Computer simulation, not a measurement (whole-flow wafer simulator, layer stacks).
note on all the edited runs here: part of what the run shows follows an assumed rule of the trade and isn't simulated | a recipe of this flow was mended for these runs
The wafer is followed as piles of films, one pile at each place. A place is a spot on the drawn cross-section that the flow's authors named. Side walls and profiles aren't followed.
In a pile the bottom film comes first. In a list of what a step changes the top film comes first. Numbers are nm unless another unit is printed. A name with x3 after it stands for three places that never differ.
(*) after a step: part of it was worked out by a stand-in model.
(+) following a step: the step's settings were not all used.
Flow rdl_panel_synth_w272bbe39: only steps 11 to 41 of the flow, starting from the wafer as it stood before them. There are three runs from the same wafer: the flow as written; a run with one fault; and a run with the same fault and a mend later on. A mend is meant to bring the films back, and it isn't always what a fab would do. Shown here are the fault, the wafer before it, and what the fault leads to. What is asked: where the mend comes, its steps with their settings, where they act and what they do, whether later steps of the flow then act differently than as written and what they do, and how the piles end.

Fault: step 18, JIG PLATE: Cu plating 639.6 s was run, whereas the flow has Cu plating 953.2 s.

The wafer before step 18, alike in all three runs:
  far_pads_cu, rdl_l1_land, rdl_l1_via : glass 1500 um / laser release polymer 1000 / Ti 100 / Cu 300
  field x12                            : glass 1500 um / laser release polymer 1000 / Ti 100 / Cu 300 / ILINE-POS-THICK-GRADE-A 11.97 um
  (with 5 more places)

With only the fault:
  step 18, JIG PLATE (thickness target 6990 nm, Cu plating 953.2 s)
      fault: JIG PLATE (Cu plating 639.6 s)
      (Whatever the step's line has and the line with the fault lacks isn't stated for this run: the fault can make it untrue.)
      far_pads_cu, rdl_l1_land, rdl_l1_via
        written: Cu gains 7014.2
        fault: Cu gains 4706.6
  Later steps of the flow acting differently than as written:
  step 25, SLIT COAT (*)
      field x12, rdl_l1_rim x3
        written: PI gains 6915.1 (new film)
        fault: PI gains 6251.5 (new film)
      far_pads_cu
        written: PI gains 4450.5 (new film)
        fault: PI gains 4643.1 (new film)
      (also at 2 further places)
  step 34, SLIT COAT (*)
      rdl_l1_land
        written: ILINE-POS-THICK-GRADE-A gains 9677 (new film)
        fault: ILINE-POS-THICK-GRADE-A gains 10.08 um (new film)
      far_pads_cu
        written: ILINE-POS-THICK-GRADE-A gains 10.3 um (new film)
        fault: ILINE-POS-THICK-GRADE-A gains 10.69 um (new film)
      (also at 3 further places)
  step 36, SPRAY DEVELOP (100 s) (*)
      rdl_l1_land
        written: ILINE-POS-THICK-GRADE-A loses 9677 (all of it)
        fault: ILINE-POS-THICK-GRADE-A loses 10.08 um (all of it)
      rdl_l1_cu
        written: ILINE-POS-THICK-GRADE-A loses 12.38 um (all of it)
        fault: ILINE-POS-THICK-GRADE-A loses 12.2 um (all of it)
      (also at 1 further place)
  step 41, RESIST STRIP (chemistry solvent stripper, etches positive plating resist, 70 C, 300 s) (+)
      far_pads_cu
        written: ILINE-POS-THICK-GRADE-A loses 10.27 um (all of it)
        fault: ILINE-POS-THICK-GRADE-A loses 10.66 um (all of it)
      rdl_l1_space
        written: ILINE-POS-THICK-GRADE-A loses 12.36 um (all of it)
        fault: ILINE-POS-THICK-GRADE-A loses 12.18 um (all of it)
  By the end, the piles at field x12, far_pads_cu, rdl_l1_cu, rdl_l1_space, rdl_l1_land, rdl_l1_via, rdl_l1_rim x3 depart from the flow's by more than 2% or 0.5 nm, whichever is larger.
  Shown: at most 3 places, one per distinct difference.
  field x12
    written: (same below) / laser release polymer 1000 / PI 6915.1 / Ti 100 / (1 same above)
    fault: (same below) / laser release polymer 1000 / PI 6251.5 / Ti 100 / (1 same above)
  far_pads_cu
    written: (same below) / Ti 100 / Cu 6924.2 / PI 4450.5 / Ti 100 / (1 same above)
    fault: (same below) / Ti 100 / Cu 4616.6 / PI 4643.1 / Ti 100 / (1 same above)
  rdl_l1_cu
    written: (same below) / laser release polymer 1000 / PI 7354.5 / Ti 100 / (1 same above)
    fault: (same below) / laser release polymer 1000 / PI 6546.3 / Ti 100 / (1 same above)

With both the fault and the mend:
  The mend stands after step 18.
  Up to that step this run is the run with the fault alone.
  step 18a, JIG PLATE (Cu plating 313.6 s) (the flow's step 18, run once more with other settings)
      far_pads_cu, rdl_l1_land, rdl_l1_via
        Cu gains 2307.7
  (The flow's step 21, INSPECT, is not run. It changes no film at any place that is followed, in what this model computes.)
  Later steps of the flow that are run all act as written at every place that is followed.
  By the end, the piles equal the flow's at every place that both follow.
